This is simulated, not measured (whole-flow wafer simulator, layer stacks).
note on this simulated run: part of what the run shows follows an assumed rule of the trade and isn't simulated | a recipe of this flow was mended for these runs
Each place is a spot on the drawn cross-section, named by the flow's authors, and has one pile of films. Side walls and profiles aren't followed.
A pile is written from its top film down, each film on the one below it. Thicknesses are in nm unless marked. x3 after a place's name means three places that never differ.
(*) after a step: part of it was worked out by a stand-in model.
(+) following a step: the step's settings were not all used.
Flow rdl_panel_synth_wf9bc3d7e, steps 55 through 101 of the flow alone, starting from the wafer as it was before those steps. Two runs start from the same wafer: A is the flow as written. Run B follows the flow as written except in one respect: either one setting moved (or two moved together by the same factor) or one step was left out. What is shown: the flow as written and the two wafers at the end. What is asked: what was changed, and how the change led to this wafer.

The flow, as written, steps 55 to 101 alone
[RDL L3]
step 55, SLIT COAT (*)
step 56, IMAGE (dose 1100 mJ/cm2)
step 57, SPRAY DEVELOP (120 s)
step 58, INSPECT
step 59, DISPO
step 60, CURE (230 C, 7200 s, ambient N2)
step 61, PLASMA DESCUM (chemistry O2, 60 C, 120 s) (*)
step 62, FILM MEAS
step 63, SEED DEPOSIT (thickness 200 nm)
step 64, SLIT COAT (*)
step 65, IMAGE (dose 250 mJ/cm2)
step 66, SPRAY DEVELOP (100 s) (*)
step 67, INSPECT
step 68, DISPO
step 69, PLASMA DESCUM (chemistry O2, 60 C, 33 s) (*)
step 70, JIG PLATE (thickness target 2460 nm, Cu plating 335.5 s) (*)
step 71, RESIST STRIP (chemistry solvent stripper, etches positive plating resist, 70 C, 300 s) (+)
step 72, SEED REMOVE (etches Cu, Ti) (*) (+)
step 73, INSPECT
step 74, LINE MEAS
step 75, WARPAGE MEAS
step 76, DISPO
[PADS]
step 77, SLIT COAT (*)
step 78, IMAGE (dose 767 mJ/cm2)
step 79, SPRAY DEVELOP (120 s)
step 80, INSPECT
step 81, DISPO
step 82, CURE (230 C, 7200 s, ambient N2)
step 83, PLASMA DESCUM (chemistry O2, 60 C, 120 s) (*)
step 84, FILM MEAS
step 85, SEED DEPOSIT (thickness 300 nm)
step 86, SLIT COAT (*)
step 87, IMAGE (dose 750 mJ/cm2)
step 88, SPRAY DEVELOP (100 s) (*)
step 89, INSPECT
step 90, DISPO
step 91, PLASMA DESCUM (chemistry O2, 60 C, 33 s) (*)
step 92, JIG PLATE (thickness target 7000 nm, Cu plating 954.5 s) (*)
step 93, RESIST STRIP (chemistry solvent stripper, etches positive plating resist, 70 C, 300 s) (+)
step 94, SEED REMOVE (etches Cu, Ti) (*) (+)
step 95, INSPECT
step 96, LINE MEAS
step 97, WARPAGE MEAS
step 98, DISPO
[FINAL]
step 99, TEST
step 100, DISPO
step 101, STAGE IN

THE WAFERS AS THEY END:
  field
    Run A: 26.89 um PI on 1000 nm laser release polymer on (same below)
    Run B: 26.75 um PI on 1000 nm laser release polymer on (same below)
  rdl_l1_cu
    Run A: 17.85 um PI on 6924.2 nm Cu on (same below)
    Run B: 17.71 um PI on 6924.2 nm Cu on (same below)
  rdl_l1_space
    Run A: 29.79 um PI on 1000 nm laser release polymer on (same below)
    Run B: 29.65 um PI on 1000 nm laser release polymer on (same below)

The reason: step 70, JIG PLATE: Cu plating 285.2 s was run, whereas the flow has Cu plating 335.5 s.

The path from the change to this, step by step:
  step 70, JIG PLATE (thickness target 2460 nm, Cu plating 335.5 s) (*)
      rdl_l3_cu, rdl_l3_land, rdl_l3_via, pads_land, pads_via: A Cu gains 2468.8 | B Cu gains 2098.7
  step 77, SLIT COAT (*)
      field: A PI gains 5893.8 | B PI gains 5755.7
      rdl_l1_cu: A PI gains 5773.5 | B PI gains 5636.3
      (also at 13 further places)
  step 86, SLIT COAT (*)
      rdl_l2_space: A ILINE-POS-THICK-GRADE-A gains 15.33 um (new film) | B ILINE-POS-THICK-GRADE-A gains 15.34 um (new film)
      rdl_l3_cu: A ILINE-POS-THICK-GRADE-A gains 15.28 um (new film) | B ILINE-POS-THICK-GRADE-A gains 15.17 um (new film)
      (also at 8 further places)
  step 88, SPRAY DEVELOP (100 s) (*)
      pads_cu: A ILINE-POS-THICK-GRADE-A loses 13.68 um (all of it) | B ILINE-POS-THICK-GRADE-A loses 13.66 um (all of it)
      pads_land: A ILINE-POS-THICK-GRADE-A loses 13.11 um (all of it) | B ILINE-POS-THICK-GRADE-A loses 13.14 um (all of it)
      (also at 1 further place)
  step 92, JIG PLATE (thickness target 7000 nm, Cu plating 954.5 s) (*)
      pads_via: A Au/Ni/Cu gains 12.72 um (new film) | B Au/Ni/Cu gains 12.77 um (new film)
  step 93, RESIST STRIP (chemistry solvent stripper, etches positive plating resist, 70 C, 300 s) (+)
      rdl_l2_space: A ILINE-POS-THICK-GRADE-A loses 15.3 um (all of it) | B ILINE-POS-THICK-GRADE-A loses 15.31 um (all of it)
      rdl_l3_cu: A ILINE-POS-THICK-GRADE-A loses 15.25 um (all of it) | B ILINE-POS-THICK-GRADE-A loses 15.14 um (all of it)
      (also at 5 further places)
